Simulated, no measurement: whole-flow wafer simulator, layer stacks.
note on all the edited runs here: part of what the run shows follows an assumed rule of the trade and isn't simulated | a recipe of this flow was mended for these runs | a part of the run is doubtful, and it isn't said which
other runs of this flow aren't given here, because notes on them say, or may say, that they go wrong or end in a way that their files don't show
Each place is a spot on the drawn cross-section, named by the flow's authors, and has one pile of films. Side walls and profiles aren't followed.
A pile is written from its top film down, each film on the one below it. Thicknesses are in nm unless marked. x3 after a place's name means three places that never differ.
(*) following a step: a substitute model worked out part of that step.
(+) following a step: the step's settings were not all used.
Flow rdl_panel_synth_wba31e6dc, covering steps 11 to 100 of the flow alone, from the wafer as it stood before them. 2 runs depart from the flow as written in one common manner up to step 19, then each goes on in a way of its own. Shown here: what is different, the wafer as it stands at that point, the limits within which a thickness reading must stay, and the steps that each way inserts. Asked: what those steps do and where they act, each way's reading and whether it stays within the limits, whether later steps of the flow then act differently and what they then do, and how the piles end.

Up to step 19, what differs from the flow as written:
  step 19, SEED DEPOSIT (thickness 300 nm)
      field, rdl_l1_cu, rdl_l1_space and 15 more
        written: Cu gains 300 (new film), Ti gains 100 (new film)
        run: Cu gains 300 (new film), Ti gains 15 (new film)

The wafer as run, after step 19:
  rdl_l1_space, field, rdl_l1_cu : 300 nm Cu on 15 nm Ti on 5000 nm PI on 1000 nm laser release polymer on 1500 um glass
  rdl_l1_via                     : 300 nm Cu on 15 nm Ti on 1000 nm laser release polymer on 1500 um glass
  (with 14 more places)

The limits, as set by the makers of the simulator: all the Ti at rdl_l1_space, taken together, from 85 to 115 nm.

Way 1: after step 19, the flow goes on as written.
  After step 19, the reading is 15 nm, outside the limits.
  Later steps of the flow acting differently than as written (3 more steps, not shown, differ only slightly: by at most 2% or 0.5 nm, whichever is larger):
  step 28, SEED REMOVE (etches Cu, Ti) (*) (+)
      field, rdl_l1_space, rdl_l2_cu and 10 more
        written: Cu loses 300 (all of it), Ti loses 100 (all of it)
        way: Cu loses 300 (all of it), Ti loses 15 (all of it)
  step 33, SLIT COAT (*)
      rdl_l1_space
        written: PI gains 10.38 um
        way: PI gains 10.32 um
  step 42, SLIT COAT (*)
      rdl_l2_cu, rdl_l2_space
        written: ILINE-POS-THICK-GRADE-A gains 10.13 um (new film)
        way: ILINE-POS-THICK-GRADE-A gains 10.12 um (new film)
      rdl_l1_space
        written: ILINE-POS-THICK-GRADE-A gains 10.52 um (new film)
        way: ILINE-POS-THICK-GRADE-A gains 10.51 um (new film)
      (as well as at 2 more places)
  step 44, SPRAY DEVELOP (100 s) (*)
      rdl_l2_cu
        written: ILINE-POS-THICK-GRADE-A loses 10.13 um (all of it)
        way: ILINE-POS-THICK-GRADE-A loses 10.12 um (all of it)
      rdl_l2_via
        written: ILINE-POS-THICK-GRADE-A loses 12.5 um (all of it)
        way: ILINE-POS-THICK-GRADE-A loses 12.52 um (all of it)
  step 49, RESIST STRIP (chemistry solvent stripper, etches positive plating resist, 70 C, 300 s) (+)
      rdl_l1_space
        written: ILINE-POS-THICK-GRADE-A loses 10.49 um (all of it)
        way: ILINE-POS-THICK-GRADE-A loses 10.48 um (all of it)
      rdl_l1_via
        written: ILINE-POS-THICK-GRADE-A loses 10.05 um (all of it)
        way: ILINE-POS-THICK-GRADE-A loses 10.06 um (all of it)
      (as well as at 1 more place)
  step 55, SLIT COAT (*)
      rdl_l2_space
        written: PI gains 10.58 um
        way: PI gains 10.57 um
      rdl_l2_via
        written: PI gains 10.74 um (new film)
        way: PI gains 10.75 um (new film)
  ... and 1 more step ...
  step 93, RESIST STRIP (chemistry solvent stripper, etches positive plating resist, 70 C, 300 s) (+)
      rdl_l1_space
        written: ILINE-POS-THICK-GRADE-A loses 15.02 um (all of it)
        way: ILINE-POS-THICK-GRADE-A loses 15.01 um (all of it)
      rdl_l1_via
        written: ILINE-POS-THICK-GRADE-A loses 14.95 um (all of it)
        way: ILINE-POS-THICK-GRADE-A loses 14.96 um (all of it)
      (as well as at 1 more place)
  The piles end different from the flow's at rdl_l1_cu, rdl_l1_via, rdl_l1_rim, rdl_l2_land, rdl_l2_via by more than 2% or 0.5 nm, whichever is larger.
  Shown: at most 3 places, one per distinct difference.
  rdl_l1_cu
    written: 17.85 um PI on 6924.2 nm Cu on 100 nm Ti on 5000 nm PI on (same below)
    way: 17.86 um PI on 6924.2 nm Cu on 15 nm Ti on 5000 nm PI on (same below)
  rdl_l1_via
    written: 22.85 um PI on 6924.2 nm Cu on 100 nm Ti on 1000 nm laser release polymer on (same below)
    way: 22.86 um PI on 6924.2 nm Cu on 15 nm Ti on 1000 nm laser release polymer on (same below)
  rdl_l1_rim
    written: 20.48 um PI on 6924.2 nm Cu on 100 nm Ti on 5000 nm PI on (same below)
    way: 20.51 um PI on 6924.2 nm Cu on 15 nm Ti on 5000 nm PI on (same below)

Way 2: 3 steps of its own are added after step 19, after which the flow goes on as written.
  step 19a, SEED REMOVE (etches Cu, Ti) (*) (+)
      field, rdl_l1_cu, rdl_l1_space and 15 more
        Cu loses 300 (all of it), Ti loses 15 (all of it)
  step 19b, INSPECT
      leaves every film unchanged at each place that is followed
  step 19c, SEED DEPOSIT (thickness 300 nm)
      field, rdl_l1_cu, rdl_l1_space and 15 more
        Cu gains 300 (new film), Ti gains 100 (new film)
  After step 19c, the reading is 100 nm, within the limits.
  None of the later steps of the flow acts differently than as written at any place that is followed.
  At every place that both follow, the piles at the end match the flow's.

The limits are kept by: way 2. They are not kept by: way 1.
